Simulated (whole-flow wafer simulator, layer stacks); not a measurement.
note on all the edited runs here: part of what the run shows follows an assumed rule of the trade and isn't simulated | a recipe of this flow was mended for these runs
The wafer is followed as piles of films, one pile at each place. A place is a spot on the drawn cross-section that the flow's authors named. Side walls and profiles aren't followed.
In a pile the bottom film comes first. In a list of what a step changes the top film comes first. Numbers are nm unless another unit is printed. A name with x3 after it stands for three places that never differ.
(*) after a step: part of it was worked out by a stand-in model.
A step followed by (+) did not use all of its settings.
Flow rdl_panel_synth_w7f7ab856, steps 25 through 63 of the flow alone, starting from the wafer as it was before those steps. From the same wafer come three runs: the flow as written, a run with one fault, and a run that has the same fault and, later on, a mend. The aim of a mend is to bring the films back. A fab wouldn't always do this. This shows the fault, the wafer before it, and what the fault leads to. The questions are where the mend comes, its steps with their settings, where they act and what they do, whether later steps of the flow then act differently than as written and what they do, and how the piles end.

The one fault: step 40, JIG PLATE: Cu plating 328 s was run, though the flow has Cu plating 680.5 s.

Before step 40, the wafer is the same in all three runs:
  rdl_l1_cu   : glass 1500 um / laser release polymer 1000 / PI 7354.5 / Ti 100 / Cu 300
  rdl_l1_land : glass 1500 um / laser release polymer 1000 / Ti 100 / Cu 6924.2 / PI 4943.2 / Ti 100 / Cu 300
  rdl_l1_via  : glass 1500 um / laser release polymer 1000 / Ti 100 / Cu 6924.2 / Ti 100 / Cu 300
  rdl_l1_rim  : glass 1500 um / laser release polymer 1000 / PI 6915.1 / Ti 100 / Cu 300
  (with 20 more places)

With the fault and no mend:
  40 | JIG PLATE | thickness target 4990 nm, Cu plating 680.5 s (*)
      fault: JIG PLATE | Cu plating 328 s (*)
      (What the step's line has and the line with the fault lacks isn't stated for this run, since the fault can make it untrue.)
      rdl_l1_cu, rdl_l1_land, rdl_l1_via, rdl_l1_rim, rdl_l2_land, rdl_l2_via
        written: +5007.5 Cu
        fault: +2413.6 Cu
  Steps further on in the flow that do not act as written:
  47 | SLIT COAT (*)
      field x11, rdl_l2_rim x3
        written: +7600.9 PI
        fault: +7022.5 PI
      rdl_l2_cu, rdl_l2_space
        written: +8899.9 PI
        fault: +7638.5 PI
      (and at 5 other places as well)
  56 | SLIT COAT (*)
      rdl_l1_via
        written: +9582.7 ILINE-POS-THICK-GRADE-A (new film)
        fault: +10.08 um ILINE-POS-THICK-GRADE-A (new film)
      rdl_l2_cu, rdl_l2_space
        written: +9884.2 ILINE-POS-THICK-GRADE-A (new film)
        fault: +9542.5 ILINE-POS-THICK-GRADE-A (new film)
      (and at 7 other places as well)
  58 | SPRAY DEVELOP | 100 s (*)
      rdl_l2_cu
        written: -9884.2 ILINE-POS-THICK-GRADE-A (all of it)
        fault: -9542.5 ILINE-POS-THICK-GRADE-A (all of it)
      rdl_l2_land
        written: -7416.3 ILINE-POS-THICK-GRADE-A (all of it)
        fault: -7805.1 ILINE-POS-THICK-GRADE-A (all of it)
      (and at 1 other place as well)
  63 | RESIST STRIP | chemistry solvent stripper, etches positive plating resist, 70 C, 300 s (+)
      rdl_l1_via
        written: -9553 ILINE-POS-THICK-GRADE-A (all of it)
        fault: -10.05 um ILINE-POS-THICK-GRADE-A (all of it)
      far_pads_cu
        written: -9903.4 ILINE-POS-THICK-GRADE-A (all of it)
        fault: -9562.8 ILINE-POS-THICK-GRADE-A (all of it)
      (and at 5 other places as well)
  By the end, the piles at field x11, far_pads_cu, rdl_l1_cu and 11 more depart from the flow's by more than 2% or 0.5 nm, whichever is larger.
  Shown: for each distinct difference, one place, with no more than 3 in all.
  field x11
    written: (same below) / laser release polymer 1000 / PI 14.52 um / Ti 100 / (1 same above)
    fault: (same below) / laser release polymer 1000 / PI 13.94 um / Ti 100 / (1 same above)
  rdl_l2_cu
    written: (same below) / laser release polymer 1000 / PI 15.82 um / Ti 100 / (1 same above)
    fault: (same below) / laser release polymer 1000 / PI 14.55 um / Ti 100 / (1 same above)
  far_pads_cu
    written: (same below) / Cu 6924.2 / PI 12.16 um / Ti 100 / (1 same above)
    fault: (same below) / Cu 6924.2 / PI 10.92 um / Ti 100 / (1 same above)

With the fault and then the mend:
  The mend follows step 40.
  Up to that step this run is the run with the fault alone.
  40a | JIG PLATE | Cu plating 352.5 s (*) (the flow's step 40 again, with other settings)
      rdl_l1_cu, rdl_l1_land, rdl_l1_via, rdl_l1_rim, rdl_l2_land, rdl_l2_via
        +2593.9 Cu
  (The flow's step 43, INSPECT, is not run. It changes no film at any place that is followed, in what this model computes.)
  None of the later steps of the flow acts differently than as written at any place that is followed.
  The piles end the same as the flow's at every place that both follow.
